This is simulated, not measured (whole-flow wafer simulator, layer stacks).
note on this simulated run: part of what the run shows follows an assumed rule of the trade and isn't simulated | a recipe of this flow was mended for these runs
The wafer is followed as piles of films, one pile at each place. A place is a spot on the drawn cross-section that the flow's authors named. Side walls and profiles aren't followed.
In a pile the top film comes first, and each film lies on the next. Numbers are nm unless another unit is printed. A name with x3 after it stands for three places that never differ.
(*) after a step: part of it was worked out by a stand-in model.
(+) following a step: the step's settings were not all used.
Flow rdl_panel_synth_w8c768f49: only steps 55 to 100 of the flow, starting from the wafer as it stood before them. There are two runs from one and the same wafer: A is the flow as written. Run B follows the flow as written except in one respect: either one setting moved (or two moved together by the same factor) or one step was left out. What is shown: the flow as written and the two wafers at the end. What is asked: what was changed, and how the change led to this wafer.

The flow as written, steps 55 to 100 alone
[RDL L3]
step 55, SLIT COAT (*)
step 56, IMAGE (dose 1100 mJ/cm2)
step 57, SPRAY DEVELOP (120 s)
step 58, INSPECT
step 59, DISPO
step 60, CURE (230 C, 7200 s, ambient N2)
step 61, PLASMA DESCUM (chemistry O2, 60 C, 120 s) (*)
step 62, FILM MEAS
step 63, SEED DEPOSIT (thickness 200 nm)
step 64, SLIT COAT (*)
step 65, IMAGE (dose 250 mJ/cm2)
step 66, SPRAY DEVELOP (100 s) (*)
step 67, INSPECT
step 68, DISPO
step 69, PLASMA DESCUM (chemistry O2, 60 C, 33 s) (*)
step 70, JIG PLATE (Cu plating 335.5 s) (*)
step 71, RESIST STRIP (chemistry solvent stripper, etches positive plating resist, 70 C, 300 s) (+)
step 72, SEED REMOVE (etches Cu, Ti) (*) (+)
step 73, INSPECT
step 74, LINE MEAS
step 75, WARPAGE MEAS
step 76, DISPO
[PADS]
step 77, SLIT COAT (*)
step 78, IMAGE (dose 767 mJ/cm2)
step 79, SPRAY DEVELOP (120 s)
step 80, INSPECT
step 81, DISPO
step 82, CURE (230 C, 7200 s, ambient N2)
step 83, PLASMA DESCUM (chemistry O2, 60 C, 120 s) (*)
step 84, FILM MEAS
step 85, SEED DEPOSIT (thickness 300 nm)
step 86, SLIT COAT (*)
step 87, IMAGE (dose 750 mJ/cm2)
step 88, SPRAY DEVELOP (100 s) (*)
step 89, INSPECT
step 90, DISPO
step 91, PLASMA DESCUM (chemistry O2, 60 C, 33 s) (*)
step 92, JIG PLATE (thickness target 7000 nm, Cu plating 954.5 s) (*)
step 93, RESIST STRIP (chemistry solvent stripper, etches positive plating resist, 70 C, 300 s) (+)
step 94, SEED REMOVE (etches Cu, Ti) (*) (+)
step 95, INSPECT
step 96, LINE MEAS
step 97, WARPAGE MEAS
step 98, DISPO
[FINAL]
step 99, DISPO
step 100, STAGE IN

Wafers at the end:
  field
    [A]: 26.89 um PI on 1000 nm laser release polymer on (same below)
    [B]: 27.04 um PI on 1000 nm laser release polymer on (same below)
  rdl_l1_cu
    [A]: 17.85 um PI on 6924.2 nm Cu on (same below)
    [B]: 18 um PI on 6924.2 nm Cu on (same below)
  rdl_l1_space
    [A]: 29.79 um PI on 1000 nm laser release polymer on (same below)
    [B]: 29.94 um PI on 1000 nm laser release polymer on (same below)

What caused this: step 70, JIG PLATE: Cu plating 389.2 s was run, whereas the flow has Cu plating 335.5 s.

The path from the change to this, step by step:
  step 70, JIG PLATE (Cu plating 335.5 s) (*)
      rdl_l3_cu, rdl_l3_land, rdl_l3_via, pads_land, pads_via: A +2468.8 Cu | B +2864 Cu
  step 77, SLIT COAT (*)
      field: A +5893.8 PI | B +6043.5 PI
      rdl_l1_cu: A +5773.5 PI | B +5922.2 PI
      (also at 13 further places)
  step 86, SLIT COAT (*)
      rdl_l1_cu: A +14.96 um ILINE-POS-THICK-GRADE-A (new film) | B +14.97 um ILINE-POS-THICK-GRADE-A (new film)
      rdl_l2_land: A +14.62 um ILINE-POS-THICK-GRADE-A (new film) | B +14.63 um ILINE-POS-THICK-GRADE-A (new film)
      (also at 10 further places)
  step 88, SPRAY DEVELOP (100 s) (*)
      pads_cu: A -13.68 um ILINE-POS-THICK-GRADE-A (all of it) | B -13.7 um ILINE-POS-THICK-GRADE-A (all of it)
      pads_land: A -13.11 um ILINE-POS-THICK-GRADE-A (all of it) | B -13.08 um ILINE-POS-THICK-GRADE-A (all of it)
      (also at 1 further place)
  step 93, RESIST STRIP (chemistry solvent stripper, etches positive plating resist, 70 C, 300 s) (+)
      rdl_l1_cu: A -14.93 um ILINE-POS-THICK-GRADE-A (all of it) | B -14.94 um ILINE-POS-THICK-GRADE-A (all of it)
      rdl_l2_land: A -14.59 um ILINE-POS-THICK-GRADE-A (all of it) | B -14.6 um ILINE-POS-THICK-GRADE-A (all of it)
      (also at 7 further places)
